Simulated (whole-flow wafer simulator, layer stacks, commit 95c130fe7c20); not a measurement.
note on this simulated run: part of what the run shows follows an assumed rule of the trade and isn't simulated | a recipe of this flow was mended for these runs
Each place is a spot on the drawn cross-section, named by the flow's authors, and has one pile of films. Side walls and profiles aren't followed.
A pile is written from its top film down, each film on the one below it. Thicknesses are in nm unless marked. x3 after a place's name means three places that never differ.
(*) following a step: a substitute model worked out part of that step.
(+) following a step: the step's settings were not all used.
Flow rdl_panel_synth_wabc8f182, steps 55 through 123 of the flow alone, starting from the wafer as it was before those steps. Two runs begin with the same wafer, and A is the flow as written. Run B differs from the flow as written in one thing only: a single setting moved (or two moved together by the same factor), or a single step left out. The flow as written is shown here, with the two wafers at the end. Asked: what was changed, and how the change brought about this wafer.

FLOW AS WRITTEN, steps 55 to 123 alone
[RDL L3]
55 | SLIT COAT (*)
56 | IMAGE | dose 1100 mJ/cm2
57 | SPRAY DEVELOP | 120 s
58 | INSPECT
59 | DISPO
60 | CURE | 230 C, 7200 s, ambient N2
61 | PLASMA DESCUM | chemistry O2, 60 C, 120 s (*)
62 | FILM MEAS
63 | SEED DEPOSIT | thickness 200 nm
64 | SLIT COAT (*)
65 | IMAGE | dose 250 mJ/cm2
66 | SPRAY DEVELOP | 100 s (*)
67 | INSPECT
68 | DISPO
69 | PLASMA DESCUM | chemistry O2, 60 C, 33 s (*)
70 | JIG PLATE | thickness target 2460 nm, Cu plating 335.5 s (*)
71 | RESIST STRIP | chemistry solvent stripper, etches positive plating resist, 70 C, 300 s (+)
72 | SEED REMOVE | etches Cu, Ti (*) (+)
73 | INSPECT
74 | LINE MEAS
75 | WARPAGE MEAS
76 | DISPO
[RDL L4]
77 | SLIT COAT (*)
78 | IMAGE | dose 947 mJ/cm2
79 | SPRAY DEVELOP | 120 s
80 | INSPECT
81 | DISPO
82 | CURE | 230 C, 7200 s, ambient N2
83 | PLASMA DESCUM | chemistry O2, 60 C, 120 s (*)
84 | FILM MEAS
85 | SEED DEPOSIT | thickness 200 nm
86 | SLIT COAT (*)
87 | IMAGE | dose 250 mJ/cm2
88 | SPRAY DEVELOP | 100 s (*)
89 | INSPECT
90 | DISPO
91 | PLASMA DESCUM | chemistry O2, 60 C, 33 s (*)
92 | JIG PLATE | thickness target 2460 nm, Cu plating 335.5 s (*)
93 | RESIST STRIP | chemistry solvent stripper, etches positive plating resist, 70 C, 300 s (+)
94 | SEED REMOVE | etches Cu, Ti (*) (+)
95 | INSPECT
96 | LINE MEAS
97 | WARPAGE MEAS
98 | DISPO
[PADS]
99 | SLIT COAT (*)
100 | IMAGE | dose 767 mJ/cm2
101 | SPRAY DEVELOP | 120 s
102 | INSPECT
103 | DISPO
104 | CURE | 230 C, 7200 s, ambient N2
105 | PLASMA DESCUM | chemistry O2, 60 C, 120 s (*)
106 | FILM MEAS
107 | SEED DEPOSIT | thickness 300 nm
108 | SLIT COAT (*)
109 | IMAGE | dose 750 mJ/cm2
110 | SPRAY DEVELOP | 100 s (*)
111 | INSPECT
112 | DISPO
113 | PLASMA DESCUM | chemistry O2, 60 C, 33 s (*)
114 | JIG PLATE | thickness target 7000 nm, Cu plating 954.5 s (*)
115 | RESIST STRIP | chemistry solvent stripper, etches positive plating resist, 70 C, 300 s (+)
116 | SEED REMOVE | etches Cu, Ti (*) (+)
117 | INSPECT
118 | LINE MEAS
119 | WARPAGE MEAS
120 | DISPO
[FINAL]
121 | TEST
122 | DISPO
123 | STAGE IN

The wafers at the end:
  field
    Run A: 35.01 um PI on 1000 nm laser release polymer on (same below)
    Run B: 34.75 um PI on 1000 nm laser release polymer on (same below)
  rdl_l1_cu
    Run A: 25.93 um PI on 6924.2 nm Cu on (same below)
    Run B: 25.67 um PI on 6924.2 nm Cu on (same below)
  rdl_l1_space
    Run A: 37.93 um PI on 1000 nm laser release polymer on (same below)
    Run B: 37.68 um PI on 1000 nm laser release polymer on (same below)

Cause: step 70, JIG PLATE: Cu plating 285.2 s was run, though the flow has Cu plating 335.5 s.

How this came from the change, step by step:
  70 | JIG PLATE | thickness target 2460 nm, Cu plating 335.5 s (*)
      rdl_l3_cu, rdl_l3_land, rdl_l3_via, rdl_l4_land, rdl_l4_via: A Cu gains 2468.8 | B Cu gains 2098.7
  77 | SLIT COAT (*)
      field, pads_cu, pads_space, pads_land, pads_via: A PI gains 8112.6 | B PI gains 7859.1
      rdl_l1_cu: A PI gains 7979.2 | B PI gains 7727
      (as well as at 13 more places)
  86 | SLIT COAT (*)
      rdl_l3_land: A ILINE-POS-THICK-GRADE-A gains 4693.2 (new film) | B ILINE-POS-THICK-GRADE-A gains 4809.5 (new film)
      rdl_l3_via: A ILINE-POS-THICK-GRADE-A gains 4627.8 (new film) | B ILINE-POS-THICK-GRADE-A gains 4774.2 (new film)
  93 | RESIST STRIP | chemistry solvent stripper, etches positive plating resist, 70 C, 300 s (+)
      rdl_l3_land: A ILINE-POS-THICK-GRADE-A loses 4663.5 (all of it) | B ILINE-POS-THICK-GRADE-A loses 4779.8 (all of it)
      rdl_l3_via: A ILINE-POS-THICK-GRADE-A loses 4598.1 (all of it) | B ILINE-POS-THICK-GRADE-A loses 4744.5 (all of it)
  99 | SLIT COAT (*)
      rdl_l3_via: A PI gains 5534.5 | B PI gains 5677
      rdl_l4_via: A PI gains 10.89 um (new film) | B PI gains 10.93 um (new film)
  108 | SLIT COAT (*)
      rdl_l4_cu, rdl_l4_space: A ILINE-POS-THICK-GRADE-A gains 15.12 um (new film) | B ILINE-POS-THICK-GRADE-A gains 15.11 um (new film)
      rdl_l3_cu: A ILINE-POS-THICK-GRADE-A gains 15.04 um (new film) | B ILINE-POS-THICK-GRADE-A gains 15.02 um (new film)
      (as well as at 5 more places)
  115 | RESIST STRIP | chemistry solvent stripper, etches positive plating resist, 70 C, 300 s (+)
      rdl_l4_cu, rdl_l4_space: A ILINE-POS-THICK-GRADE-A loses 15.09 um (all of it) | B ILINE-POS-THICK-GRADE-A loses 15.08 um (all of it)
      rdl_l3_cu: A ILINE-POS-THICK-GRADE-A loses 15.01 um (all of it) | B ILINE-POS-THICK-GRADE-A loses 14.99 um (all of it)
      (as well as at 5 more places)
